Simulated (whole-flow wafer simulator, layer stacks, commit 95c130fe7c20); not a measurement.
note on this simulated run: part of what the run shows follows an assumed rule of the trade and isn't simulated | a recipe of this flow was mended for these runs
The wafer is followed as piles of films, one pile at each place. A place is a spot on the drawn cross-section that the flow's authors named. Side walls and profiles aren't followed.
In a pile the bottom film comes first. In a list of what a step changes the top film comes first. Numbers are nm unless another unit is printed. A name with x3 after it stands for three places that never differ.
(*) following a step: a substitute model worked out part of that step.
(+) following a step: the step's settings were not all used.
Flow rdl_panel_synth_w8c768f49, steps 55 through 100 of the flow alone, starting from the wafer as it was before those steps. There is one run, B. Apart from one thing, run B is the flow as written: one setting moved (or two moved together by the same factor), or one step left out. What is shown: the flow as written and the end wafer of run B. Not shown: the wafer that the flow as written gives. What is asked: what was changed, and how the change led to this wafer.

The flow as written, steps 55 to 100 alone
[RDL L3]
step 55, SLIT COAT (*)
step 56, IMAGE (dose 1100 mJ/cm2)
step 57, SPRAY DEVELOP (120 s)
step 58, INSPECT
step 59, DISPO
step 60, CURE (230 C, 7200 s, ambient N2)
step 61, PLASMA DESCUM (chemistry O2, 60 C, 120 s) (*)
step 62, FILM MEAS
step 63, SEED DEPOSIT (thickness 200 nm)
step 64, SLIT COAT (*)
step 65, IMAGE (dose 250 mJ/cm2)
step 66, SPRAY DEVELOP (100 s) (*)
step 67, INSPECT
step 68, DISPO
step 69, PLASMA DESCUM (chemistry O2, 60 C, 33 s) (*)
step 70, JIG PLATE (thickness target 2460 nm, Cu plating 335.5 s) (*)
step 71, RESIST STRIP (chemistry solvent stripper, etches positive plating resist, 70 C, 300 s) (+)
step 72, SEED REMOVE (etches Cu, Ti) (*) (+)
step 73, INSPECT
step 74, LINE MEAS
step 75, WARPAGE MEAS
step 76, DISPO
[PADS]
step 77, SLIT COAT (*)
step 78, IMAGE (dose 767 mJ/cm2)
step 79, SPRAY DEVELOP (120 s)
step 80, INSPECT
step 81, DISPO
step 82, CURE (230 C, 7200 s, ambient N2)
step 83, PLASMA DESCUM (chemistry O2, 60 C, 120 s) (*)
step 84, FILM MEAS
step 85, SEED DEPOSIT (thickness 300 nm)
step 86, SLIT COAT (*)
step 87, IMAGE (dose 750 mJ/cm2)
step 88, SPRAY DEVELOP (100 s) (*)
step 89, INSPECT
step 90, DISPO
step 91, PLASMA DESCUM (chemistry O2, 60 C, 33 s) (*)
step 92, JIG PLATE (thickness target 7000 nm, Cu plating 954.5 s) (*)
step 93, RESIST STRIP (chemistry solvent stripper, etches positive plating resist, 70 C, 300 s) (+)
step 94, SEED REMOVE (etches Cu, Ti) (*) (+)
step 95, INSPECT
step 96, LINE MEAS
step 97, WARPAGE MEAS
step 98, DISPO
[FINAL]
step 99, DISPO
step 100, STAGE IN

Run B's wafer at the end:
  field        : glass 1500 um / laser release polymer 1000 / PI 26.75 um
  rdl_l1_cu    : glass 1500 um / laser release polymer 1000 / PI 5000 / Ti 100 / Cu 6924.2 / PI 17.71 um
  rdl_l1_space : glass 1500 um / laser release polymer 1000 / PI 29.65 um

The reason: step 70, JIG PLATE: Cu plating 285.2 s was run, while the flow as written has Cu plating 335.5 s.

How this came from the change, step by step:
  step 70, JIG PLATE (thickness target 2460 nm, Cu plating 335.5 s) (*)
      rdl_l3_cu, rdl_l3_land, rdl_l3_via, pads_land, pads_via: Cu gains 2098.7 (as written it would have been: Cu gains 2468.8)
  step 77, SLIT COAT (*)
      field: PI gains 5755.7 (as written it would have been: PI gains 5893.8)
      rdl_l1_cu: PI gains 5636.3 (as written it would have been: PI gains 5773.5)
      (as well as at 13 more places)
  step 86, SLIT COAT (*)
      rdl_l2_space: ILINE-POS-THICK-GRADE-A gains 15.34 um (new film) (as written it would have been: ILINE-POS-THICK-GRADE-A gains 15.33 um (new film))
      rdl_l3_cu: ILINE-POS-THICK-GRADE-A gains 15.17 um (new film) (as written it would have been: ILINE-POS-THICK-GRADE-A gains 15.28 um (new film))
      (as well as at 8 more places)
  step 88, SPRAY DEVELOP (100 s) (*)
      pads_cu: ILINE-POS-THICK-GRADE-A loses 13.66 um (all of it) (as written it would have been: ILINE-POS-THICK-GRADE-A loses 13.68 um (all of it))
      pads_land: ILINE-POS-THICK-GRADE-A loses 13.14 um (all of it) (as written it would have been: ILINE-POS-THICK-GRADE-A loses 13.11 um (all of it))
      (as well as at 1 more place)
  step 93, RESIST STRIP (chemistry solvent stripper, etches positive plating resist, 70 C, 300 s) (+)
      rdl_l2_space: ILINE-POS-THICK-GRADE-A loses 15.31 um (all of it) (as written it would have been: ILINE-POS-THICK-GRADE-A loses 15.3 um (all of it))
      rdl_l3_cu: ILINE-POS-THICK-GRADE-A loses 15.14 um (all of it) (as written it would have been: ILINE-POS-THICK-GRADE-A loses 15.25 um (all of it))
      (as well as at 5 more places)
